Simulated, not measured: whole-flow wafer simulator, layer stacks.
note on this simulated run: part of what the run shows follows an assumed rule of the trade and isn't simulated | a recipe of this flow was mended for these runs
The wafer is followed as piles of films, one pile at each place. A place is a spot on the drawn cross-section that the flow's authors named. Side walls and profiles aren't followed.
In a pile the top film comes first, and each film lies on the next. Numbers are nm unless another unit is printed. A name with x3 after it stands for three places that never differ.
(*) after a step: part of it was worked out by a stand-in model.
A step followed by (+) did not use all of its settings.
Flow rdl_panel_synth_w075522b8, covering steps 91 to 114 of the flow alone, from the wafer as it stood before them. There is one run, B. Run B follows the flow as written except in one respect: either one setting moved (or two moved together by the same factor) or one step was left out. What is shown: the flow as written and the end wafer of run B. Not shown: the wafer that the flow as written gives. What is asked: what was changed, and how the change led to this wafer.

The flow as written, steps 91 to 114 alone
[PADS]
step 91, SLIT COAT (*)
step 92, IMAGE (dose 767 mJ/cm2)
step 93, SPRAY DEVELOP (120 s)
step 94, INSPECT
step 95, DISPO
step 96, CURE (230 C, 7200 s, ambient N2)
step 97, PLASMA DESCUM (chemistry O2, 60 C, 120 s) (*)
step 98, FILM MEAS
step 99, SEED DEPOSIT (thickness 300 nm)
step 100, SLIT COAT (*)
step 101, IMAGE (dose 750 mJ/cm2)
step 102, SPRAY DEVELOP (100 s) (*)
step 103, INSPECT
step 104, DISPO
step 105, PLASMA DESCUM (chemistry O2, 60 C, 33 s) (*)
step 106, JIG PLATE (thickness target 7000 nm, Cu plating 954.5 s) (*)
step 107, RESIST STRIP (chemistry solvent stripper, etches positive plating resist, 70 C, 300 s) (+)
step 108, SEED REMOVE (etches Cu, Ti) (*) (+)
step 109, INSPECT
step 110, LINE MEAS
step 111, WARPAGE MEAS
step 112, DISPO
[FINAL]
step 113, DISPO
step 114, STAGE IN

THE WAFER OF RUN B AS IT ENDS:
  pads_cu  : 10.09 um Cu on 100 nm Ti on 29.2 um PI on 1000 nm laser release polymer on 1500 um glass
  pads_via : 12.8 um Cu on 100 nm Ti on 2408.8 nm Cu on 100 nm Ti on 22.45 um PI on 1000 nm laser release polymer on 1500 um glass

What caused this: step 106, JIG PLATE: Cu plating 1384 s was run, though the flow has Cu plating 954.5 s.

How this came from the change, step by step:
  step 106, JIG PLATE (thickness target 7000 nm, Cu plating 954.5 s) (*)
      pads_cu, pads_land: +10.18 um Cu (as written it would have been: +7023.8 Cu)
      pads_via: +12.89 um Cu (as written it would have been: +8307.4 Cu)
